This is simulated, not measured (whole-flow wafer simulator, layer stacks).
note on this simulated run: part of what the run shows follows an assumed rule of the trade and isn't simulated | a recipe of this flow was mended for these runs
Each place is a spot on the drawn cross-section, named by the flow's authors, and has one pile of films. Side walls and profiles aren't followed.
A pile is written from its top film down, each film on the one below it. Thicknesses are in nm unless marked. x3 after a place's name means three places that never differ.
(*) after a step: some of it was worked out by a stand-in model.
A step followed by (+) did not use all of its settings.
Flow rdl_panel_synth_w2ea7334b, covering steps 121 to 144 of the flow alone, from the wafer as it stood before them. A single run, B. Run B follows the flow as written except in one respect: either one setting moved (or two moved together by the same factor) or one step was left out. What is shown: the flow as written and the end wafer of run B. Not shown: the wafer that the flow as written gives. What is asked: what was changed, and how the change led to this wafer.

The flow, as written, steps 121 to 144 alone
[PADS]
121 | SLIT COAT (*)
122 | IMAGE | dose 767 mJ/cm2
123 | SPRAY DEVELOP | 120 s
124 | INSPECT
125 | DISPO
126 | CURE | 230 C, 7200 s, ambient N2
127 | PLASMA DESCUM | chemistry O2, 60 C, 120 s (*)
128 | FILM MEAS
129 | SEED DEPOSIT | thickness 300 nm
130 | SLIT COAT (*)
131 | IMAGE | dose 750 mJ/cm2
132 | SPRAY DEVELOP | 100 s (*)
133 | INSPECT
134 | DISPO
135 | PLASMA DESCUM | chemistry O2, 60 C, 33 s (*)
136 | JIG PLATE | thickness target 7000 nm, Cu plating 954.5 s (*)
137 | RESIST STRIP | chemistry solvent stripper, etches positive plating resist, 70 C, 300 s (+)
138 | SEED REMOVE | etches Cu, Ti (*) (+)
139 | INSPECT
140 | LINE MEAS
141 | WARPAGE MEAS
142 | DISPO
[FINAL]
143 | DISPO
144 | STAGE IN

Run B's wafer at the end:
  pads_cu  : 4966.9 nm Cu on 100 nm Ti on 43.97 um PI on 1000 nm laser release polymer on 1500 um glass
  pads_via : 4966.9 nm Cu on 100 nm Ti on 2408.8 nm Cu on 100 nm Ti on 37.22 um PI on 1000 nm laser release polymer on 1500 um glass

The reason: step 136, JIG PLATE: Cu plating 687.2 s was run, while the flow as written has Cu plating 954.5 s.

Step by step, how the change led to this:
  136 | JIG PLATE | thickness target 7000 nm, Cu plating 954.5 s (*)
      pads_cu, pads_land: Cu gains 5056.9 (as written it would have been: Cu gains 7023.8)
      pads_via: Cu gains 5056.9 (as written it would have been: Cu gains 8307.4)
